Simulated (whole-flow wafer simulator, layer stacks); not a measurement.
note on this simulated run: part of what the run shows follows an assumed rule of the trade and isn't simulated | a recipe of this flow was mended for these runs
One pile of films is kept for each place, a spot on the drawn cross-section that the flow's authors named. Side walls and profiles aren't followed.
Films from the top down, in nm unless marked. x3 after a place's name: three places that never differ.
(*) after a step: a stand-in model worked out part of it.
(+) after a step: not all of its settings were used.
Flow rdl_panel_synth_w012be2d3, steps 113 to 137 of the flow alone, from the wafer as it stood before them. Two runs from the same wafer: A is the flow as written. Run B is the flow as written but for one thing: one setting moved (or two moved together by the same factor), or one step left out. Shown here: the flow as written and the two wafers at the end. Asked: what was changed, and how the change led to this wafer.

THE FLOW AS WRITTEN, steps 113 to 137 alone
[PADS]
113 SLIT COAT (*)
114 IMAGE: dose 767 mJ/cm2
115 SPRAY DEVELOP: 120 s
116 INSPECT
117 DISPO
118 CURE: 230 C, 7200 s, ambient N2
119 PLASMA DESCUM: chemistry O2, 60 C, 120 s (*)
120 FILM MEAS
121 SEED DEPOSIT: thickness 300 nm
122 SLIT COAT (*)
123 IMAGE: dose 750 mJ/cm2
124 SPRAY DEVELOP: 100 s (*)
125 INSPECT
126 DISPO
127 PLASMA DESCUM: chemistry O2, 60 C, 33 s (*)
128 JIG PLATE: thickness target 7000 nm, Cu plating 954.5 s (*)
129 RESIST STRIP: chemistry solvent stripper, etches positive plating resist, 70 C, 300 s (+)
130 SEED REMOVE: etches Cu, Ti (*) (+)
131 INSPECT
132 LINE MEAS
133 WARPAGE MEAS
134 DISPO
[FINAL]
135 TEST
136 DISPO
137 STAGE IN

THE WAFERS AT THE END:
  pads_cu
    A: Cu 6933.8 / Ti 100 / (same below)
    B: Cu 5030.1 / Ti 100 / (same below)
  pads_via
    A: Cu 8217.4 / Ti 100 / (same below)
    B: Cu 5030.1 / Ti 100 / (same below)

The cause: step 128, JIG PLATE: Cu plating 695.8 s was run, where the flow has Cu plating 954.5 s.

How the change led to this, step by step:
  128 JIG PLATE: thickness target 7000 nm, Cu plating 954.5 s (*)
      pads_cu, pads_land: A Cu +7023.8 | B Cu +5120.1
      pads_via: A Cu +8307.4 | B Cu +5120.1
